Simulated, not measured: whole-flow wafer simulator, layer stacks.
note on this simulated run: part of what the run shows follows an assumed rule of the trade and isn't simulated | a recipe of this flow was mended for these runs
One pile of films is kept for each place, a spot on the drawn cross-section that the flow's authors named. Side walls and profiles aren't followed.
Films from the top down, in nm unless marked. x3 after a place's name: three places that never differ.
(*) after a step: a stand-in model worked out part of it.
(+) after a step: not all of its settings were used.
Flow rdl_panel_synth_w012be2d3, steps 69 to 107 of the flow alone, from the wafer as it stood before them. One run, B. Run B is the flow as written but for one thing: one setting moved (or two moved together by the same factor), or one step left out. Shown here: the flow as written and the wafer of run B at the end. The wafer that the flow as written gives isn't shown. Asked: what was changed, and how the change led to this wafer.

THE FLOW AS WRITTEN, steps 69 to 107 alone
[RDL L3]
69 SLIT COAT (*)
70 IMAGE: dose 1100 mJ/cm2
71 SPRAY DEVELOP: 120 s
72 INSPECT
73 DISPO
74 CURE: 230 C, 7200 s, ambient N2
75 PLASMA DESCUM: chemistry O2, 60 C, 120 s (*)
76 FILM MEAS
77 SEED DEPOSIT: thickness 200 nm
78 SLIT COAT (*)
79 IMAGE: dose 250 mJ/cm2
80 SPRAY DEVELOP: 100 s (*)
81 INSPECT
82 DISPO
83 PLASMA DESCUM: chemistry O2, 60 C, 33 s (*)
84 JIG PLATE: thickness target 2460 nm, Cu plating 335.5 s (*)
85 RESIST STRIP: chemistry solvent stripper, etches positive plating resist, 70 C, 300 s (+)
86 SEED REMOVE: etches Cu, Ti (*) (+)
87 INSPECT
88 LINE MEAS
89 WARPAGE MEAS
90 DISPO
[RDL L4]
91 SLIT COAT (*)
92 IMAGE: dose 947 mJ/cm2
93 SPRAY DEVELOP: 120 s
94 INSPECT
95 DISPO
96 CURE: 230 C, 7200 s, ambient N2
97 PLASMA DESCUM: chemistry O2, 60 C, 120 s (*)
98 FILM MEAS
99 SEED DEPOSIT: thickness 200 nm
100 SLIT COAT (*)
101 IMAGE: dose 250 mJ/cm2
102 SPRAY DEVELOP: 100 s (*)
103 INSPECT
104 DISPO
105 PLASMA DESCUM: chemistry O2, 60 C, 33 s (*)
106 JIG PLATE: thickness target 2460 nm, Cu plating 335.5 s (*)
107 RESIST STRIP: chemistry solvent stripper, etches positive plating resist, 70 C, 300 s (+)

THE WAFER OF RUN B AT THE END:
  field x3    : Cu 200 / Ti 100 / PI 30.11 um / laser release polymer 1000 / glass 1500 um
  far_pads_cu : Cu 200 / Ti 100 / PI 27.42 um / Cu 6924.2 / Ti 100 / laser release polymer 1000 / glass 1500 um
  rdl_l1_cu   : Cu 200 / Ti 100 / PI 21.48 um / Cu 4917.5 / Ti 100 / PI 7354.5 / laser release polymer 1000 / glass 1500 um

The cause: step 84, JIG PLATE: Cu plating 244.2 s was run, where the flow has Cu plating 335.5 s.

How the change led to this, step by step:
  84 JIG PLATE: thickness target 2460 nm, Cu plating 335.5 s (*)
      rdl_l3_cu, rdl_l3_land, rdl_l3_via, rdl_l4_land, rdl_l4_via: Cu +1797 (as written it would be: Cu +2468.8)
  91 SLIT COAT (*)
      field x3, pads_land x2: PI +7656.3 (as written it would be: PI +8112.6)
      far_pads_cu: PI +7378.1 (as written it would be: PI +7829.7)
      (and at 15 more places)
  100 SLIT COAT (*)
      rdl_l3_land: ILINE-POS-THICK-GRADE-A +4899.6 (new film) (as written it would be: ILINE-POS-THICK-GRADE-A +4693.2 (new film))
      rdl_l3_via: ILINE-POS-THICK-GRADE-A +4901.8 (new film) (as written it would be: ILINE-POS-THICK-GRADE-A +4627.8 (new film))
  107 RESIST STRIP: chemistry solvent stripper, etches positive plating resist, 70 C, 300 s (+)
      rdl_l3_land: ILINE-POS-THICK-GRADE-A -4869.9 (all of it) (as written it would be: ILINE-POS-THICK-GRADE-A -4663.5 (all of it))
      rdl_l3_via: ILINE-POS-THICK-GRADE-A -4872.1 (all of it) (as written it would be: ILINE-POS-THICK-GRADE-A -4598.1 (all of it))
